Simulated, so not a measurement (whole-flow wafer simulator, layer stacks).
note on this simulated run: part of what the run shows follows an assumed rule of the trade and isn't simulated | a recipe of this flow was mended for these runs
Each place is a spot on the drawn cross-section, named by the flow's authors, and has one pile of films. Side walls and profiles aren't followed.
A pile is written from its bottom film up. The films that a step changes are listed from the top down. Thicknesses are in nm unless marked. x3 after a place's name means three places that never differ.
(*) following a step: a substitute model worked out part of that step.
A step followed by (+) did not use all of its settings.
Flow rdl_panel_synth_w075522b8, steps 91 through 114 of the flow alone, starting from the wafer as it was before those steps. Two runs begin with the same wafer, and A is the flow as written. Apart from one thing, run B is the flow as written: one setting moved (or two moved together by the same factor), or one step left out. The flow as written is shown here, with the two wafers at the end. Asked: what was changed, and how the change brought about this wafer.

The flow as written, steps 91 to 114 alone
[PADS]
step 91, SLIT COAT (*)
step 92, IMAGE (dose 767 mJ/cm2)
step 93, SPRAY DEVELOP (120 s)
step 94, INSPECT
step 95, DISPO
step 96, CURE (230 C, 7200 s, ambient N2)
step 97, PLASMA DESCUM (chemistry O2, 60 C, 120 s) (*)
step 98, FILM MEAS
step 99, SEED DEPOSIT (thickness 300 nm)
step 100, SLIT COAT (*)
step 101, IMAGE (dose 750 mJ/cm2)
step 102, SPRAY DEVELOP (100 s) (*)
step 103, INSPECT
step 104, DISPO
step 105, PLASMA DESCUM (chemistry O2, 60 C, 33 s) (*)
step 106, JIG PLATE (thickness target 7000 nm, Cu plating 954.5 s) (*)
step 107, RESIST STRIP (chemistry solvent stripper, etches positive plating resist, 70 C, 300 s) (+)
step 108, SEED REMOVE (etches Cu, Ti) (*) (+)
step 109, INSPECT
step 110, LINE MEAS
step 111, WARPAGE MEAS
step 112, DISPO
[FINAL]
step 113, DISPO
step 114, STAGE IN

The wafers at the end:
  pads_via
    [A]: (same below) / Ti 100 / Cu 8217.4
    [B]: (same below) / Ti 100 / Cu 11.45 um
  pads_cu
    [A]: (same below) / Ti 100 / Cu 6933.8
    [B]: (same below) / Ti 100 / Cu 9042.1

The reason: step 106, JIG PLATE: Cu plating 1241 s was run, while the flow as written has Cu plating 954.5 s.

The path from the change to this, step by step:
  step 106, JIG PLATE (thickness target 7000 nm, Cu plating 954.5 s) (*)
      pads_via: A +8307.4 Cu | B +11.54 um Cu
      pads_cu, pads_land: A +7023.8 Cu | B +9132.1 Cu
